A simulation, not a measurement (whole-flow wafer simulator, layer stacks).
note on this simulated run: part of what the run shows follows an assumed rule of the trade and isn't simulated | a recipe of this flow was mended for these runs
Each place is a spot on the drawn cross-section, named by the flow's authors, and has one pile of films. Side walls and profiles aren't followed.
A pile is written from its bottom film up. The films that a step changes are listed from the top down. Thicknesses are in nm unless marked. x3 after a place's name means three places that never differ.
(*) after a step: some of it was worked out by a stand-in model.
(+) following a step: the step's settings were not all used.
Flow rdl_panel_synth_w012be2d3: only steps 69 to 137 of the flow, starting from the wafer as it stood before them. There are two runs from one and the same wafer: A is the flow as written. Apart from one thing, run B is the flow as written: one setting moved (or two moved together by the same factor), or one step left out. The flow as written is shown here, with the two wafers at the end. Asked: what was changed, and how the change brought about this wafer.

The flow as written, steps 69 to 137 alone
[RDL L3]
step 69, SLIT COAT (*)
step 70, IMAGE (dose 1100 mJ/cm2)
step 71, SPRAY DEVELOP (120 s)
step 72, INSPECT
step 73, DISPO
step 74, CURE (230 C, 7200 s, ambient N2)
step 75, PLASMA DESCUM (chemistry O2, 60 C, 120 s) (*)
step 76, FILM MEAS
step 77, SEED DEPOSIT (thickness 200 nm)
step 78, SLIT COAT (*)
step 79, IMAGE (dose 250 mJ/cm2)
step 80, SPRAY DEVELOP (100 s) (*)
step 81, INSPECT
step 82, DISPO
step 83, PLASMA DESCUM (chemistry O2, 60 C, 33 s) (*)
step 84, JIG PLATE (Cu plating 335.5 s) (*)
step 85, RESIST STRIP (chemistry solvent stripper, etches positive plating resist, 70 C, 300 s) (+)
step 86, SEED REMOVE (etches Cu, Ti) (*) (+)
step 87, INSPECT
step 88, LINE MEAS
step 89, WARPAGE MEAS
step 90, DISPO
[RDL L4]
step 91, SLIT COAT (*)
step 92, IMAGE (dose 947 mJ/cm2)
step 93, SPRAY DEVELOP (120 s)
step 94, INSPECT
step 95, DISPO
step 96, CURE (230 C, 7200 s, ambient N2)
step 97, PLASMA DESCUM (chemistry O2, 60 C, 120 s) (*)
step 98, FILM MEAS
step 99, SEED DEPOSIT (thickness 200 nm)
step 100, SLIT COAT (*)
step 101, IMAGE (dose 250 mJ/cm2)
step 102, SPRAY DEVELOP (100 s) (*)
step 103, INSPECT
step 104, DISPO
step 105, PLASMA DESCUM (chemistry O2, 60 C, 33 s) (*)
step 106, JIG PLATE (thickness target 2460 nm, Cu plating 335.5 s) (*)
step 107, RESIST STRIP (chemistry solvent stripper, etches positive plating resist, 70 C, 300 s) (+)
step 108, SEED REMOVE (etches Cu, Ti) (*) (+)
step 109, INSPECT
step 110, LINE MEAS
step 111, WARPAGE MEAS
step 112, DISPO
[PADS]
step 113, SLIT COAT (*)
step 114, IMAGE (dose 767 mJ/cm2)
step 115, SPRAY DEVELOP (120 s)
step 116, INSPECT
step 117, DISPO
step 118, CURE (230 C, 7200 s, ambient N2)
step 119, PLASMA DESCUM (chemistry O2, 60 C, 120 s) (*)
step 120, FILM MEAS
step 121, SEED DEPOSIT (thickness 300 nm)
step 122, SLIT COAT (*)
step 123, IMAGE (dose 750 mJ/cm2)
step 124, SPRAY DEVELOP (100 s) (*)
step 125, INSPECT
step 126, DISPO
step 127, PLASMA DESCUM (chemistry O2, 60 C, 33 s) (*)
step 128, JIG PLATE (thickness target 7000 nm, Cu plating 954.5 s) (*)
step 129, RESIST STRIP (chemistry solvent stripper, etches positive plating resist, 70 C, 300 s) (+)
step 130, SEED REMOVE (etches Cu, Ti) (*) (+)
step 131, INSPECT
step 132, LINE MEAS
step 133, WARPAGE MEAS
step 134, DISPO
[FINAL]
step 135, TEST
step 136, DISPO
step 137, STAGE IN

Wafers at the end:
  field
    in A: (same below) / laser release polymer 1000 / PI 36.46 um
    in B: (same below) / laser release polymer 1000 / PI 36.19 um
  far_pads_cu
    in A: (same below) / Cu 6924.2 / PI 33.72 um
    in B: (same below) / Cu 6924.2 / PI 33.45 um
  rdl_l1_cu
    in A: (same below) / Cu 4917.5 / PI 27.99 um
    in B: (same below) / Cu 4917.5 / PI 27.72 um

The reason: step 84, JIG PLATE: Cu plating 281.8 s was run, whereas the flow has Cu plating 335.5 s.

How this came from the change, step by step:
  step 84, JIG PLATE (Cu plating 335.5 s) (*)
      rdl_l3_cu, rdl_l3_land, rdl_l3_via, rdl_l4_land, rdl_l4_via: A +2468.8 Cu | B +2073.7 Cu
  step 91, SLIT COAT (*)
      field, pads_cu, pads_space, pads_land, pads_via: A +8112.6 PI | B +7842.1 PI
      far_pads_cu: A +7829.7 PI | B +7562 PI
      (and at 15 other places as well)
  step 100, SLIT COAT (*)
      rdl_l3_land: A +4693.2 ILINE-POS-THICK-GRADE-A (new film) | B +4807 ILINE-POS-THICK-GRADE-A (new film)
      rdl_l3_via: A +4627.8 ILINE-POS-THICK-GRADE-A (new film) | B +4776.1 ILINE-POS-THICK-GRADE-A (new film)
  step 107, RESIST STRIP (chemistry solvent stripper, etches positive plating resist, 70 C, 300 s) (+)
      rdl_l3_land: A -4663.5 ILINE-POS-THICK-GRADE-A (all of it) | B -4777.3 ILINE-POS-THICK-GRADE-A (all of it)
      rdl_l3_via: A -4598.1 ILINE-POS-THICK-GRADE-A (all of it) | B -4746.4 ILINE-POS-THICK-GRADE-A (all of it)
  step 113, SLIT COAT (*)
      rdl_l3_via: A +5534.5 PI | B +5678.9 PI
      rdl_l4_via: A +10.89 um PI (new film) | B +10.93 um PI (new film)
  step 122, SLIT COAT (*)
      rdl_l2_cu, rdl_l2_space: A +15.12 um ILINE-POS-THICK-GRADE-A (new film) | B +15.13 um ILINE-POS-THICK-GRADE-A (new film)
      rdl_l4_cu, rdl_l4_space: A +15.12 um ILINE-POS-THICK-GRADE-A (new film) | B +15.11 um ILINE-POS-THICK-GRADE-A (new film)
      (and at 7 other places as well)
  step 129, RESIST STRIP (chemistry solvent stripper, etches positive plating resist, 70 C, 300 s) (+)
      rdl_l2_cu, rdl_l2_space: A -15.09 um ILINE-POS-THICK-GRADE-A (all of it) | B -15.1 um ILINE-POS-THICK-GRADE-A (all of it)
      rdl_l4_cu, rdl_l4_space: A -15.09 um ILINE-POS-THICK-GRADE-A (all of it) | B -15.08 um ILINE-POS-THICK-GRADE-A (all of it)
      (and at 7 other places as well)
